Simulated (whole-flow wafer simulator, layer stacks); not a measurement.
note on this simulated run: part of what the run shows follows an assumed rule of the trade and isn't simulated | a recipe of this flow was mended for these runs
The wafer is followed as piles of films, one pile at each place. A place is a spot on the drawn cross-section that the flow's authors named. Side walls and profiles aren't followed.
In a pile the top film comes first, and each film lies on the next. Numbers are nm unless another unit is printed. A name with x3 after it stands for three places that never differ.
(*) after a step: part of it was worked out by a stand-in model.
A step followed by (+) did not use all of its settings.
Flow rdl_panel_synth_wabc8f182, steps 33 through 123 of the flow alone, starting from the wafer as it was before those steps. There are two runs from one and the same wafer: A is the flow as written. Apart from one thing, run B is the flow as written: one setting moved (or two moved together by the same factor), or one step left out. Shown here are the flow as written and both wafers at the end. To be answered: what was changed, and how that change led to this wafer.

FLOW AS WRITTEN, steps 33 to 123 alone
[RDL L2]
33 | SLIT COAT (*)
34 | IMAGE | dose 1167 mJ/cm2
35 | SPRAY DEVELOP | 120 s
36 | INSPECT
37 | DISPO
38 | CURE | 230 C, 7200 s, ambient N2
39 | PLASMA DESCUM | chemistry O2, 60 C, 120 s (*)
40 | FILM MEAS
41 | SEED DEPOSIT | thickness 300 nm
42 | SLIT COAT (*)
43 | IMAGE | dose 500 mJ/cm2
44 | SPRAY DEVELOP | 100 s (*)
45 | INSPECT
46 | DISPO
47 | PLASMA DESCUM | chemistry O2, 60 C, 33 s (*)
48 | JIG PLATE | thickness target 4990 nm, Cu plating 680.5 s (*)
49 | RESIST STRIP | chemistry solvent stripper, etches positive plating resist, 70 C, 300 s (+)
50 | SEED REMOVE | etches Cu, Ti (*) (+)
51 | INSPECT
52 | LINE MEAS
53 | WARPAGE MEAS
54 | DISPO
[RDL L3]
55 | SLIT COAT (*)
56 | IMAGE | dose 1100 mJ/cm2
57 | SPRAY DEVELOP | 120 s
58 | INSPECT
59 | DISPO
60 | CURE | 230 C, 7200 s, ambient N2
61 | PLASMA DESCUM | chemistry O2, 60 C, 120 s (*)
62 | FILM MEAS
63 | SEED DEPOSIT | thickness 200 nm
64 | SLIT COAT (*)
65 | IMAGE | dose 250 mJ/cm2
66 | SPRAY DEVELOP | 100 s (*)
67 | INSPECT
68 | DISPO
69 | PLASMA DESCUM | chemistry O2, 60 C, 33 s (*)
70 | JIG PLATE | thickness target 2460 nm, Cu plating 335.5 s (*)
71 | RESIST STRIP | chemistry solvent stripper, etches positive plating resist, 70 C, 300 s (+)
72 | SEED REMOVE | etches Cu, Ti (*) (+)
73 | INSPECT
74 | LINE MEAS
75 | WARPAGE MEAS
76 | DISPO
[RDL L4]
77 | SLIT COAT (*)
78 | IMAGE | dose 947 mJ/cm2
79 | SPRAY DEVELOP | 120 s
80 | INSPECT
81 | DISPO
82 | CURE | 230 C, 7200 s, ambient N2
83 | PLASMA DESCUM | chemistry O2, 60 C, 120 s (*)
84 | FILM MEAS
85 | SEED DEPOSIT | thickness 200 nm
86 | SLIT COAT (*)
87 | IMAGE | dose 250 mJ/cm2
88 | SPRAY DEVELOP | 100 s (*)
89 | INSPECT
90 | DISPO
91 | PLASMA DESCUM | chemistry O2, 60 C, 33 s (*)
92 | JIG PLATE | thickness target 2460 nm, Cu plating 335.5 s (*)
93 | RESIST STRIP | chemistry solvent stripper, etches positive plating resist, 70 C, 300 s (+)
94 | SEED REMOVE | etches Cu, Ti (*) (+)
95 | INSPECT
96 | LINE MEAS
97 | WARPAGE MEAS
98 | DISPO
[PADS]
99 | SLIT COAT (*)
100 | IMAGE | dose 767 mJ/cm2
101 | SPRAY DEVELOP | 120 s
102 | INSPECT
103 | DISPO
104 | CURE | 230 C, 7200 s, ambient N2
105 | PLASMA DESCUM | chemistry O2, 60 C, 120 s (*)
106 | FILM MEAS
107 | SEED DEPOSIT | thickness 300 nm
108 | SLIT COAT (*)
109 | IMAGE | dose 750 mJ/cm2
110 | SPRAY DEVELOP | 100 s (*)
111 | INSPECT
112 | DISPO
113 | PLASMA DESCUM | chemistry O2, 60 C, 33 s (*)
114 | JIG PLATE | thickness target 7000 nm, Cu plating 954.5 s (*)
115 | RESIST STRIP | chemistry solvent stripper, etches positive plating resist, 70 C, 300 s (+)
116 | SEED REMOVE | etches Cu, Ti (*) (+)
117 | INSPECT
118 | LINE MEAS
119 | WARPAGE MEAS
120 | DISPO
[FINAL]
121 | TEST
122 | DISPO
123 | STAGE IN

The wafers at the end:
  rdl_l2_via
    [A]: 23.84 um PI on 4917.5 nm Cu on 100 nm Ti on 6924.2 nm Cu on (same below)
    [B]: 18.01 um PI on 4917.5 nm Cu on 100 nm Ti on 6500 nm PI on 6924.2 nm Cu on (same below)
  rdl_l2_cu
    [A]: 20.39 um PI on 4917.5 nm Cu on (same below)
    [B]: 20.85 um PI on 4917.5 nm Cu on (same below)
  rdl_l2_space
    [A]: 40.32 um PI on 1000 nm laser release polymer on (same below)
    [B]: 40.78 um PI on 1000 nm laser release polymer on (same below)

Cause: step 35, SPRAY DEVELOP: 120 s, was omitted.

The path from the change to this, step by step:
  42 | SLIT COAT (*)
      rdl_l2_via: A ILINE-POS-THICK-GRADE-A gains 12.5 um (new film) | B ILINE-POS-THICK-GRADE-A gains 8868.5 (new film)
      rdl_l2_cu, rdl_l2_space: A ILINE-POS-THICK-GRADE-A gains 10.13 um (new film) | B ILINE-POS-THICK-GRADE-A gains 10.93 um (new film)
      (and at 2 other places as well)
  44 | SPRAY DEVELOP | 100 s (*)
      rdl_l2_via: A ILINE-POS-THICK-GRADE-A loses 12.5 um (all of it) | B ILINE-POS-THICK-GRADE-A loses 8868.5 (all of it)
      rdl_l2_cu: A ILINE-POS-THICK-GRADE-A loses 10.13 um (all of it) | B ILINE-POS-THICK-GRADE-A loses 10.93 um (all of it)
      (and at 1 other place as well)
  49 | RESIST STRIP | chemistry solvent stripper, etches positive plating resist, 70 C, 300 s (+)
      rdl_l2_space: A ILINE-POS-THICK-GRADE-A loses 10.1 um (all of it) | B ILINE-POS-THICK-GRADE-A loses 10.9 um (all of it)
      rdl_l1_rim: A ILINE-POS-THICK-GRADE-A loses 8208.7 (all of it) | B ILINE-POS-THICK-GRADE-A loses 9357.3 (all of it)
  55 | SLIT COAT (*)
      rdl_l2_via: A PI gains 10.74 um (new film) | B PI gains 5653.3 (new film)
      rdl_l2_cu: A PI gains 5919.4 (new film) | B PI gains 6171.9 (new film)
      (and at 3 other places as well)
  64 | SLIT COAT (*)
      rdl_l2_cu: A ILINE-POS-THICK-GRADE-A gains 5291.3 (new film) | B ILINE-POS-THICK-GRADE-A gains 5433.5 (new film)
      rdl_l2_space: A ILINE-POS-THICK-GRADE-A gains 5624.6 (new film) | B ILINE-POS-THICK-GRADE-A gains 5770.5 (new film)
      (and at 3 other places as well)
  71 | RESIST STRIP | chemistry solvent stripper, etches positive plating resist, 70 C, 300 s (+)
      rdl_l2_cu: A ILINE-POS-THICK-GRADE-A loses 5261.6 (all of it) | B ILINE-POS-THICK-GRADE-A loses 5403.8 (all of it)
      rdl_l2_space: A ILINE-POS-THICK-GRADE-A loses 5594.9 (all of it) | B ILINE-POS-THICK-GRADE-A loses 5740.8 (all of it)
      (and at 3 other places as well)
  77 | SLIT COAT (*)
      rdl_l2_land: A PI gains 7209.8 | B PI gains 7489.3
      rdl_l2_via: A PI gains 7515 | B PI gains 6942
  86 | SLIT COAT (*)
      rdl_l2_via: A ILINE-POS-THICK-GRADE-A gains 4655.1 (new film) | B ILINE-POS-THICK-GRADE-A gains 4477.9 (new film)
  93 | RESIST STRIP | chemistry solvent stripper, etches positive plating resist, 70 C, 300 s (+)
      rdl_l2_via: A ILINE-POS-THICK-GRADE-A loses 4625.4 (all of it) | B ILINE-POS-THICK-GRADE-A loses 4448.2 (all of it)
  99 | SLIT COAT (*)
      rdl_l2_via: A PI gains 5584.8 | B PI gains 5419.4
  108 | SLIT COAT (*)
      rdl_l2_cu, rdl_l2_space: A ILINE-POS-THICK-GRADE-A gains 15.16 um (new film) | B ILINE-POS-THICK-GRADE-A gains 15.21 um (new film)
      rdl_l1_rim: A ILINE-POS-THICK-GRADE-A gains 14.98 um (new film) | B ILINE-POS-THICK-GRADE-A gains 15 um (new film)
      (and at 2 other places as well)
  115 | RESIST STRIP | chemistry solvent stripper, etches positive plating resist, 70 C, 300 s (+)
      rdl_l2_cu, rdl_l2_space: A ILINE-POS-THICK-GRADE-A loses 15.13 um (all of it) | B ILINE-POS-THICK-GRADE-A loses 15.18 um (all of it)
      rdl_l1_rim: A ILINE-POS-THICK-GRADE-A loses 14.95 um (all of it) | B ILINE-POS-THICK-GRADE-A loses 14.97 um (all of it)
      (and at 2 other places as well)
Taking metal films that touch as one body, rdl_l2_via has 2 bodies (between them, from the top down: PI 6500); the flow as written gives 1 body.
